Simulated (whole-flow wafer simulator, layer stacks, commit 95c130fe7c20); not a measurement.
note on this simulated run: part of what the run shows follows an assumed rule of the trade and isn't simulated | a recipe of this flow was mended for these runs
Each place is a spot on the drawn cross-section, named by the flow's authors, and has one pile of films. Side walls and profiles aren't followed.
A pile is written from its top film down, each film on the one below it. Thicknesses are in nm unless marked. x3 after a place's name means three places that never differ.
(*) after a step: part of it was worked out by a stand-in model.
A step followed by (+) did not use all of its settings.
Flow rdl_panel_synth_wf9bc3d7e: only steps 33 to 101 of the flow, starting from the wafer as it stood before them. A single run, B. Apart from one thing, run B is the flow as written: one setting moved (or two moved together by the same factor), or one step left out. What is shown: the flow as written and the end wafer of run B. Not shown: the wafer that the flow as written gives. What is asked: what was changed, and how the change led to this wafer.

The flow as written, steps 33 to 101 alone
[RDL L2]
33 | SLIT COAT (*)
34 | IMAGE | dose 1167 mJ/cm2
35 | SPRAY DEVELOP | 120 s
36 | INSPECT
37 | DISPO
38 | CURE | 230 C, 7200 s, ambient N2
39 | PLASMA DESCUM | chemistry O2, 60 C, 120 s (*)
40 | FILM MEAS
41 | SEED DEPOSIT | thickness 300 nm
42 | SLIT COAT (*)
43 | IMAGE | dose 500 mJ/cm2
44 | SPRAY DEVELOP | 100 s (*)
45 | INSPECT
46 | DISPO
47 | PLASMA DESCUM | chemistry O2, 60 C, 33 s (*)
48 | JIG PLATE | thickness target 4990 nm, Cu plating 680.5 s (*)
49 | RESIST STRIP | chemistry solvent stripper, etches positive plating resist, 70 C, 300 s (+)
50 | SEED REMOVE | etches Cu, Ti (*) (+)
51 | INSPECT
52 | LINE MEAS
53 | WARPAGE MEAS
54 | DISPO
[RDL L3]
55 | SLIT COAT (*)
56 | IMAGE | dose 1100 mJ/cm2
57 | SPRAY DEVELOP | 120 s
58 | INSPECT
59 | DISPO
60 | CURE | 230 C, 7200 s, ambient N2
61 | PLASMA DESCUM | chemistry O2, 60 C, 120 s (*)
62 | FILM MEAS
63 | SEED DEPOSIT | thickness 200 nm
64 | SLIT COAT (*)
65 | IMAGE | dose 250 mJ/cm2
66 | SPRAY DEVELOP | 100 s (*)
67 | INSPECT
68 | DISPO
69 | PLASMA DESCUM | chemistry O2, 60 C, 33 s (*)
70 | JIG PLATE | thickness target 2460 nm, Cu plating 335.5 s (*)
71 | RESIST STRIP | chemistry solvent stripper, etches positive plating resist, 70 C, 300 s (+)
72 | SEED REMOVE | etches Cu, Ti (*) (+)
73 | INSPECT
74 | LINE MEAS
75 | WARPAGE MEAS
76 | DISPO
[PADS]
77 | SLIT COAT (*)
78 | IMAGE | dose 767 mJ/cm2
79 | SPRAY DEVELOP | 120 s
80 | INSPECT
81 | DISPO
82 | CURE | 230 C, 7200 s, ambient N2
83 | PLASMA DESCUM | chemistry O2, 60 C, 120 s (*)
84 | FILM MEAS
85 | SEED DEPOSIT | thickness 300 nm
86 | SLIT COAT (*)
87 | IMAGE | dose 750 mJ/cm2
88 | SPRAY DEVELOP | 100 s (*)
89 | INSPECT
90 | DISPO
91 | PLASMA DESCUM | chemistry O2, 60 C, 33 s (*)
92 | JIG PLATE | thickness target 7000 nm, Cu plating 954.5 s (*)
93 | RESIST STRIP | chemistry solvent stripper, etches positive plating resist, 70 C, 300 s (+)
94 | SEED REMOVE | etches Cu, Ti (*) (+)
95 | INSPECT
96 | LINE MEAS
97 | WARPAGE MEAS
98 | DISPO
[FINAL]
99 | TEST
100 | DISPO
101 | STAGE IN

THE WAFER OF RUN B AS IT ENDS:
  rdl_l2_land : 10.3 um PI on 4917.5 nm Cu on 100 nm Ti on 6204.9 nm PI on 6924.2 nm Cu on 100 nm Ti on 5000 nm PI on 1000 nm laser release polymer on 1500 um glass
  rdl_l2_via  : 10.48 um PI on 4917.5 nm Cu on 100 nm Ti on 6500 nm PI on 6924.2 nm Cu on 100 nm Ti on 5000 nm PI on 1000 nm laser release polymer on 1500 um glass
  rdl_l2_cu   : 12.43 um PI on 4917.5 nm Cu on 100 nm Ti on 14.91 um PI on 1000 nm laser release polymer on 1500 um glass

Cause: step 35, SPRAY DEVELOP: 120 s, was skipped.

Step by step, how the change led to this:
  42 | SLIT COAT (*)
      rdl_l2_via: +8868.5 ILINE-POS-THICK-GRADE-A (new film) (it would be, as written: +12.5 um ILINE-POS-THICK-GRADE-A (new film))
      rdl_l2_cu, rdl_l2_space: +10.93 um ILINE-POS-THICK-GRADE-A (new film) (it would be, as written: +10.13 um ILINE-POS-THICK-GRADE-A (new film))
      (as well as at 2 more places)
  44 | SPRAY DEVELOP | 100 s (*)
      rdl_l2_via: -8868.5 ILINE-POS-THICK-GRADE-A (all of it) (it would be, as written: -12.5 um ILINE-POS-THICK-GRADE-A (all of it))
      rdl_l2_cu: -10.93 um ILINE-POS-THICK-GRADE-A (all of it) (it would be, as written: -10.13 um ILINE-POS-THICK-GRADE-A (all of it))
      (as well as at 1 more place)
  49 | RESIST STRIP | chemistry solvent stripper, etches positive plating resist, 70 C, 300 s (+)
      rdl_l2_space: -10.9 um ILINE-POS-THICK-GRADE-A (all of it) (it would be, as written: -10.1 um ILINE-POS-THICK-GRADE-A (all of it))
      rdl_l1_rim: -9357.3 ILINE-POS-THICK-GRADE-A (all of it) (it would be, as written: -8208.7 ILINE-POS-THICK-GRADE-A (all of it))
  55 | SLIT COAT (*)
      rdl_l2_via: +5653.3 PI (new film) (it would be, as written: +10.74 um PI (new film))
      rdl_l2_cu: +6171.9 PI (new film) (it would be, as written: +5919.4 PI (new film))
      (as well as at 3 more places)
  64 | SLIT COAT (*)
      rdl_l2_cu: +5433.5 ILINE-POS-THICK-GRADE-A (new film) (it would be, as written: +5291.3 ILINE-POS-THICK-GRADE-A (new film))
      rdl_l2_space: +5770.5 ILINE-POS-THICK-GRADE-A (new film) (it would be, as written: +5624.6 ILINE-POS-THICK-GRADE-A (new film))
      (as well as at 3 more places)
  71 | RESIST STRIP | chemistry solvent stripper, etches positive plating resist, 70 C, 300 s (+)
      rdl_l2_cu: -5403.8 ILINE-POS-THICK-GRADE-A (all of it) (it would be, as written: -5261.6 ILINE-POS-THICK-GRADE-A (all of it))
      rdl_l2_space: -5740.8 ILINE-POS-THICK-GRADE-A (all of it) (it would be, as written: -5594.9 ILINE-POS-THICK-GRADE-A (all of it))
      (as well as at 3 more places)
  77 | SLIT COAT (*)
      rdl_l2_cu: +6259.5 PI (it would be, as written: +6131.9 PI)
      rdl_l2_land: +5325.8 PI (it would be, as written: +5066.5 PI)
      (as well as at 1 more place)
  86 | SLIT COAT (*)
      rdl_l2_cu: +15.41 um ILINE-POS-THICK-GRADE-A (new film) (it would be, as written: +15.31 um ILINE-POS-THICK-GRADE-A (new film))
      rdl_l2_space: +15.43 um ILINE-POS-THICK-GRADE-A (new film) (it would be, as written: +15.33 um ILINE-POS-THICK-GRADE-A (new film))
      (as well as at 3 more places)
  93 | RESIST STRIP | chemistry solvent stripper, etches positive plating resist, 70 C, 300 s (+)
      rdl_l2_cu: -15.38 um ILINE-POS-THICK-GRADE-A (all of it) (it would be, as written: -15.28 um ILINE-POS-THICK-GRADE-A (all of it))
      rdl_l2_space: -15.4 um ILINE-POS-THICK-GRADE-A (all of it) (it would be, as written: -15.3 um ILINE-POS-THICK-GRADE-A (all of it))
      (as well as at 3 more places)
Taking metal films that touch as one body, rdl_l2_via has 2 bodies (between them, from the top down: PI 6500); the flow as written gives 1 body.
